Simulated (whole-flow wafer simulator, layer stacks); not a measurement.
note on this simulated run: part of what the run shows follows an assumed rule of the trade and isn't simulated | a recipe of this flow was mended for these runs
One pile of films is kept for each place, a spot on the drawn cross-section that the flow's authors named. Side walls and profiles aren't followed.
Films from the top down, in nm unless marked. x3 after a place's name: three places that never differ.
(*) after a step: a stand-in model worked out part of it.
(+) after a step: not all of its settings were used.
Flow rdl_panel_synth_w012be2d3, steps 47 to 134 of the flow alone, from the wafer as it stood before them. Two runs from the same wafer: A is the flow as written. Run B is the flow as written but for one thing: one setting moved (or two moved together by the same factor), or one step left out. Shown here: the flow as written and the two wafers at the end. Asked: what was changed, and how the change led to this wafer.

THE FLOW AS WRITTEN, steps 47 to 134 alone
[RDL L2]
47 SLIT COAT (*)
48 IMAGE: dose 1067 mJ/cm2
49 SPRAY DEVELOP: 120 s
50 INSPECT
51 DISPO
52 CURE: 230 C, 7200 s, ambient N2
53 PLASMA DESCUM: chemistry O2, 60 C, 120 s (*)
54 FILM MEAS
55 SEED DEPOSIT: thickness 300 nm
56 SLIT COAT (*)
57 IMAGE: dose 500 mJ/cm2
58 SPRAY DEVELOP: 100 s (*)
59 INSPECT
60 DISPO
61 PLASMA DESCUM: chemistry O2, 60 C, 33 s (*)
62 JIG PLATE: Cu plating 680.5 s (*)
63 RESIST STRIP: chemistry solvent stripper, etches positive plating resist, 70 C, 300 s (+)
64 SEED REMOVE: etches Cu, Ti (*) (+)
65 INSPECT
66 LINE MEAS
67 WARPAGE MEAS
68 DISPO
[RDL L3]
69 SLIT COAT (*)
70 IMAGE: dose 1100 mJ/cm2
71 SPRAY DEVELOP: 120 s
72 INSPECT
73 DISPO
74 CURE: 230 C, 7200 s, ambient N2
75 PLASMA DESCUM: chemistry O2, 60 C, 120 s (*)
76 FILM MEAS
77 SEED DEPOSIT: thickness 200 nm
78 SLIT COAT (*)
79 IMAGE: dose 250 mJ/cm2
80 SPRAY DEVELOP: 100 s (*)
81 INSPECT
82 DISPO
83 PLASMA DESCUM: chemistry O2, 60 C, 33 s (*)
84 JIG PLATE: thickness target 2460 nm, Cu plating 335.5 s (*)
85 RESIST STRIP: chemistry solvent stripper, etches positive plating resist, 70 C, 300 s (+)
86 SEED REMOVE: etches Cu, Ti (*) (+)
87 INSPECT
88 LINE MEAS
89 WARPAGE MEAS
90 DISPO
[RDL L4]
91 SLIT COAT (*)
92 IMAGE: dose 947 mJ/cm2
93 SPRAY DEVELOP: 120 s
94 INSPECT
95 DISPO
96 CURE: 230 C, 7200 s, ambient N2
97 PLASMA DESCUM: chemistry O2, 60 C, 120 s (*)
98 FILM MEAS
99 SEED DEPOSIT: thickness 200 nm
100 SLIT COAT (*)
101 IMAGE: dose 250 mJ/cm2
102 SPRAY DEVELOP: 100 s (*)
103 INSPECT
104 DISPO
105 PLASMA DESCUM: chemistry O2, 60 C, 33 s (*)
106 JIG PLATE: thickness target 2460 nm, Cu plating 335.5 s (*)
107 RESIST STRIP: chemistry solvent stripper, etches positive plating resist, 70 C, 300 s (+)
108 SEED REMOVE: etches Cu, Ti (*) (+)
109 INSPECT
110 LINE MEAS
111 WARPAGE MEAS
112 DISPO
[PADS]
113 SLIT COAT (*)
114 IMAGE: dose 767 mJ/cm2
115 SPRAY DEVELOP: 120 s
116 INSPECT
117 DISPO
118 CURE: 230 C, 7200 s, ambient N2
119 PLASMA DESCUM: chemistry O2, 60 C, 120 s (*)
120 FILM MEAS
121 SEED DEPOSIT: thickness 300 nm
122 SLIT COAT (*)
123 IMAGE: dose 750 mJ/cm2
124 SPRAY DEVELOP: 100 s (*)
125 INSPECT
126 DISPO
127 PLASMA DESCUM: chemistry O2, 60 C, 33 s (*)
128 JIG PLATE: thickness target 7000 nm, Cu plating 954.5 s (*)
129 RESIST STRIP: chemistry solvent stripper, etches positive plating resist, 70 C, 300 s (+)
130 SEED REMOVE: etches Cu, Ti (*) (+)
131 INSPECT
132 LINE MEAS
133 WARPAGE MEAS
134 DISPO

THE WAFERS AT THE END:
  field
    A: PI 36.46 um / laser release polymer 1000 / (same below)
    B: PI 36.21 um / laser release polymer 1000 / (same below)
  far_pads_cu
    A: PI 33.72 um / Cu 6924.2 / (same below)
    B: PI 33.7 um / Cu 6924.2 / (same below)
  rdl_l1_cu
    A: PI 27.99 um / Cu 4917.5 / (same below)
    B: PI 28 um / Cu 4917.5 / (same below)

The cause: step 62, JIG PLATE: Cu plating 571.6 s was run, where the flow has Cu plating 680.5 s.

How the change led to this, step by step:
  62 JIG PLATE: Cu plating 680.5 s (*)
      rdl_l2_cu, rdl_l2_land, rdl_l2_via, rdl_l2_rim, rdl_l3_land, rdl_l3_via: A Cu +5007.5 | B Cu +4206.2
  69 SLIT COAT (*)
      rdl_l2_space: A PI +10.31 um | B PI +9678.4
      field, rdl_l4_cu, rdl_l4_space and 6 more: A PI +7936.4 | B PI +7685.3
      (and at 10 more places)
  78 SLIT COAT (*)
      rdl_l2_space: A ILINE-POS-THICK-GRADE-A +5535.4 (new film) | B ILINE-POS-THICK-GRADE-A +5415.6 (new film)
      rdl_l1_rim: A ILINE-POS-THICK-GRADE-A +5099.6 (new film) | B ILINE-POS-THICK-GRADE-A +4984.8 (new film)
      (and at 1 more place)
  85 RESIST STRIP: chemistry solvent stripper, etches positive plating resist, 70 C, 300 s (+)
      rdl_l2_space: A ILINE-POS-THICK-GRADE-A -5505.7 (all of it) | B ILINE-POS-THICK-GRADE-A -5385.9 (all of it)
      rdl_l1_rim: A ILINE-POS-THICK-GRADE-A -5069.9 (all of it) | B ILINE-POS-THICK-GRADE-A -4955.1 (all of it)
      (and at 1 more place)
  91 SLIT COAT (*)
      far_pads_cu: A PI +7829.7 | B PI +8052.6
      rdl_l1_cu: A PI +8062.8 | B PI +8323.1
      (and at 5 more places)
  100 SLIT COAT (*)
      rdl_l1_cu: A ILINE-POS-THICK-GRADE-A +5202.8 (new film) | B ILINE-POS-THICK-GRADE-A +5090.3 (new film)
      rdl_l1_space: A ILINE-POS-THICK-GRADE-A +5250.1 (new film) | B ILINE-POS-THICK-GRADE-A +5094.4 (new film)
      (and at 1 more place)
  107 RESIST STRIP: chemistry solvent stripper, etches positive plating resist, 70 C, 300 s (+)
      rdl_l1_cu: A ILINE-POS-THICK-GRADE-A -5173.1 (all of it) | B ILINE-POS-THICK-GRADE-A -5060.6 (all of it)
      rdl_l1_space: A ILINE-POS-THICK-GRADE-A -5220.4 (all of it) | B ILINE-POS-THICK-GRADE-A -5064.7 (all of it)
      (and at 1 more place)
  122 SLIT COAT (*)
      rdl_l2_cu, rdl_l2_space: A ILINE-POS-THICK-GRADE-A +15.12 um (new film) | B ILINE-POS-THICK-GRADE-A +15.09 um (new film)
      rdl_l1_cu: A ILINE-POS-THICK-GRADE-A +15.16 um (new film) | B ILINE-POS-THICK-GRADE-A +15.15 um (new film)
      (and at 9 more places)
  129 RESIST STRIP: chemistry solvent stripper, etches positive plating resist, 70 C, 300 s (+)
      rdl_l2_cu, rdl_l2_space: A ILINE-POS-THICK-GRADE-A -15.09 um (all of it) | B ILINE-POS-THICK-GRADE-A -15.06 um (all of it)
      far_pads_cu: A ILINE-POS-THICK-GRADE-A -14.93 um (all of it) | B ILINE-POS-THICK-GRADE-A -14.94 um (all of it)
      (and at 11 more places)
